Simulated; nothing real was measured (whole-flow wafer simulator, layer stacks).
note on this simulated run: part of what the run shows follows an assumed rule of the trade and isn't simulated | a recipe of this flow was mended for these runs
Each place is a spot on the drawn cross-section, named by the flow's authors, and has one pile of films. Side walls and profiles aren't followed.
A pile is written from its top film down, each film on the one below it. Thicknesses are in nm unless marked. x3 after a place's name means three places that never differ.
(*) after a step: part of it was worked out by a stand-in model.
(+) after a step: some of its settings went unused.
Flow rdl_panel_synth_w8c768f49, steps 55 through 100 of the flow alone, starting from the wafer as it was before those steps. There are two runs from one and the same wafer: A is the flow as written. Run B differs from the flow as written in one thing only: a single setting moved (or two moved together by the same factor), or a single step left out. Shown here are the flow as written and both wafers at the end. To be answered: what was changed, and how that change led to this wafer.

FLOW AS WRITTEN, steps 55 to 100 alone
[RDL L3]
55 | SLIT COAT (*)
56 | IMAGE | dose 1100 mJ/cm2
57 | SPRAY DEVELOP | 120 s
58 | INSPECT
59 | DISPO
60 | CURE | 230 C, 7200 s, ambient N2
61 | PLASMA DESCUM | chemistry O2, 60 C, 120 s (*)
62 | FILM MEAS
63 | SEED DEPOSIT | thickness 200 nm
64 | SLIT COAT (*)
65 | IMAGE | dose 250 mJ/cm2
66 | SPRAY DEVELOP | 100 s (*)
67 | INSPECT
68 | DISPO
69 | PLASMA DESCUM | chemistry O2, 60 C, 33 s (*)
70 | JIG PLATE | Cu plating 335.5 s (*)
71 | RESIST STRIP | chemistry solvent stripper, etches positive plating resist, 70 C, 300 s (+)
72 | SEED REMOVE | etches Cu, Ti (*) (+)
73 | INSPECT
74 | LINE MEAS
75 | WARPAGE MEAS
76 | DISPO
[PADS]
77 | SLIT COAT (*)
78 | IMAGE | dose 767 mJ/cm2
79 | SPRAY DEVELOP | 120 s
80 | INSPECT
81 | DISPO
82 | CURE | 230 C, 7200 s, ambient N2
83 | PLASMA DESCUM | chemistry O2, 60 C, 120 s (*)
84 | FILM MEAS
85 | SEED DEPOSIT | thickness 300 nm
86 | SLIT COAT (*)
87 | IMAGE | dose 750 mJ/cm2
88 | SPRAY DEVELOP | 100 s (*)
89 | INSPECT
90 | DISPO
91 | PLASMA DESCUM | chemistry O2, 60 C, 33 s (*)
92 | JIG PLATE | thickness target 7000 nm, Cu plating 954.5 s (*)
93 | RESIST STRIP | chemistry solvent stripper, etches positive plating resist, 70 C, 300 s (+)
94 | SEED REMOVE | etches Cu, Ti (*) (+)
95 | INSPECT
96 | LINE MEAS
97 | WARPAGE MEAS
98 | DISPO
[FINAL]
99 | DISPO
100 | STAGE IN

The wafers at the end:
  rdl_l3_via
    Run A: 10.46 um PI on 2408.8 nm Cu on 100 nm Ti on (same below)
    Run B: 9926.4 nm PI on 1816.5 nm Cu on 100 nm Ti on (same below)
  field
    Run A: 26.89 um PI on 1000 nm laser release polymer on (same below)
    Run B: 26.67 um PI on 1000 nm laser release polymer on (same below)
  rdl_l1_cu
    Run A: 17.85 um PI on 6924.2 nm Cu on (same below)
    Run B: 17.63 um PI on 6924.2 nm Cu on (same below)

The reason: step 70, JIG PLATE: Cu plating 255 s was run, whereas the flow has Cu plating 335.5 s.

Step by step, how the change led to this:
  70 | JIG PLATE | Cu plating 335.5 s (*)
      rdl_l3_cu, rdl_l3_land, rdl_l3_via, pads_land, pads_via: A +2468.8 Cu | B +1876.5 Cu
  77 | SLIT COAT (*)
      rdl_l3_via: A +10.46 um PI (new film) | B +9926.4 PI (new film)
      field: A +5893.8 PI | B +5673.9 PI
      (as well as at 13 more places)
  86 | SLIT COAT (*)
      rdl_l2_space: A +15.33 um ILINE-POS-THICK-GRADE-A (new film) | B +15.34 um ILINE-POS-THICK-GRADE-A (new film)
      rdl_l2_land: A +14.62 um ILINE-POS-THICK-GRADE-A (new film) | B +14.61 um ILINE-POS-THICK-GRADE-A (new film)
      (as well as at 9 more places)
  88 | SPRAY DEVELOP | 100 s (*)
      pads_cu: A -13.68 um ILINE-POS-THICK-GRADE-A (all of it) | B -13.65 um ILINE-POS-THICK-GRADE-A (all of it)
      pads_land: A -13.11 um ILINE-POS-THICK-GRADE-A (all of it) | B -13.16 um ILINE-POS-THICK-GRADE-A (all of it)
      (as well as at 1 more place)
  93 | RESIST STRIP | chemistry solvent stripper, etches positive plating resist, 70 C, 300 s (+)
      rdl_l2_space: A -15.3 um ILINE-POS-THICK-GRADE-A (all of it) | B -15.31 um ILINE-POS-THICK-GRADE-A (all of it)
      rdl_l2_land: A -14.59 um ILINE-POS-THICK-GRADE-A (all of it) | B -14.58 um ILINE-POS-THICK-GRADE-A (all of it)
      (as well as at 6 more places)
